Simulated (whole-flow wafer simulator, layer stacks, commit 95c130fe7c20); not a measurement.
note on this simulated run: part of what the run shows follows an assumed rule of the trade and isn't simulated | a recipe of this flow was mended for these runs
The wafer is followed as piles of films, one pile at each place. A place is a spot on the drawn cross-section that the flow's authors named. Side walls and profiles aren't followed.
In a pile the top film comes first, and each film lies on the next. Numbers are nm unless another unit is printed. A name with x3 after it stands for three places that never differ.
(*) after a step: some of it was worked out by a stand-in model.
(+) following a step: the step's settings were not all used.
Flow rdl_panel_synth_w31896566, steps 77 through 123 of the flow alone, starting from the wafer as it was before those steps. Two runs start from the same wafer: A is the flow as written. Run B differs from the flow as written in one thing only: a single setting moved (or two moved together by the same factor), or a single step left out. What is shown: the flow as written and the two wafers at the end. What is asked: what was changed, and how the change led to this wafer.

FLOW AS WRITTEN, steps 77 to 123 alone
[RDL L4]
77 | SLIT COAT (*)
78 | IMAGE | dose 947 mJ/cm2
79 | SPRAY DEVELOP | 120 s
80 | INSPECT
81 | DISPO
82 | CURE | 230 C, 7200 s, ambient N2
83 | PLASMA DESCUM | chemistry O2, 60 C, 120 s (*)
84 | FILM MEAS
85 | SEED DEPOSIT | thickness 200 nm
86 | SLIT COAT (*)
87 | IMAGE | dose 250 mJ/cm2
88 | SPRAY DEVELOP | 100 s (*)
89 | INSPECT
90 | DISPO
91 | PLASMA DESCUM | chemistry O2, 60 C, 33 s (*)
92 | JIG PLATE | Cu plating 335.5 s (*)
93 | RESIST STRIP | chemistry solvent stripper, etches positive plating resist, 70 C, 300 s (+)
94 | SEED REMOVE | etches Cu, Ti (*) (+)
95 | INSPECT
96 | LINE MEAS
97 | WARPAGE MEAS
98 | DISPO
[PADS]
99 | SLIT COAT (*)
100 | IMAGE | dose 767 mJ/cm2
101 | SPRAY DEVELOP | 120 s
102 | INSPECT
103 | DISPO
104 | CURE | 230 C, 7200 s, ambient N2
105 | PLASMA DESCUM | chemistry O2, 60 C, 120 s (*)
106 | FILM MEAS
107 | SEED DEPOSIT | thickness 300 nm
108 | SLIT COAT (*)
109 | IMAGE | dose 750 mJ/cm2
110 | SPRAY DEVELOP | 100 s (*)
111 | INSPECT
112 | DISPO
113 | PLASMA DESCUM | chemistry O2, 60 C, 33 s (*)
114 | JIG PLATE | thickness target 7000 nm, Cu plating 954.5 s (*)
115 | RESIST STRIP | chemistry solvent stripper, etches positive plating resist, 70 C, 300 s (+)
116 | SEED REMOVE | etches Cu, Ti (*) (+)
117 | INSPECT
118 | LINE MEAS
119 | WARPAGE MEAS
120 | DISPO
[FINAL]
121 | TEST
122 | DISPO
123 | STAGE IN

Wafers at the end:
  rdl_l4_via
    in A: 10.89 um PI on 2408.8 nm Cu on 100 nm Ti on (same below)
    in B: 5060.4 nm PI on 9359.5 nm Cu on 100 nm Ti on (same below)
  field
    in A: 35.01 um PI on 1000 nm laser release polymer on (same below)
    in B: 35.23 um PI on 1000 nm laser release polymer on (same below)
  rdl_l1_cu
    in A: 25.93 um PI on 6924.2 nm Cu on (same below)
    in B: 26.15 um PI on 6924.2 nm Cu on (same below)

What caused this: step 92, JIG PLATE: Cu plating 416 s was run, whereas the flow has Cu plating 335.5 s.

The path from the change to this, step by step:
  92 | JIG PLATE | Cu plating 335.5 s (*)
      rdl_l4_cu, rdl_l4_land, pads_land, pads_via: A +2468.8 Cu | B +3061.2 Cu
      rdl_l4_via: A +2468.8 Cu | B +9419.5 Cu
  99 | SLIT COAT (*)
      rdl_l4_via: A +10.89 um PI (new film) | B +5060.4 PI (new film)
      field: A +5893.8 PI | B +6119.3 PI
      (also at 18 further places)
  108 | SLIT COAT (*)
      rdl_l2_via: A +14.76 um ILINE-POS-THICK-GRADE-A (new film) | B +14.77 um ILINE-POS-THICK-GRADE-A (new film)
      rdl_l3_via: A +14.8 um ILINE-POS-THICK-GRADE-A (new film) | B +14.81 um ILINE-POS-THICK-GRADE-A (new film)
      (also at 8 further places)
  110 | SPRAY DEVELOP | 100 s (*)
      pads_cu: A -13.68 um ILINE-POS-THICK-GRADE-A (all of it) | B -13.7 um ILINE-POS-THICK-GRADE-A (all of it)
      pads_land: A -13.11 um ILINE-POS-THICK-GRADE-A (all of it) | B -13.06 um ILINE-POS-THICK-GRADE-A (all of it)
      (also at 1 further place)
  114 | JIG PLATE | thickness target 7000 nm, Cu plating 954.5 s (*)
      pads_via: A +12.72 um Au/Ni/Cu (new film) | B +12.64 um Au/Ni/Cu (new film)
  115 | RESIST STRIP | chemistry solvent stripper, etches positive plating resist, 70 C, 300 s (+)
      rdl_l2_land: A -14.81 um ILINE-POS-THICK-GRADE-A (all of it) | B -14.82 um ILINE-POS-THICK-GRADE-A (all of it)
      rdl_l2_via: A -14.73 um ILINE-POS-THICK-GRADE-A (all of it) | B -14.74 um ILINE-POS-THICK-GRADE-A (all of it)
      (also at 6 further places)
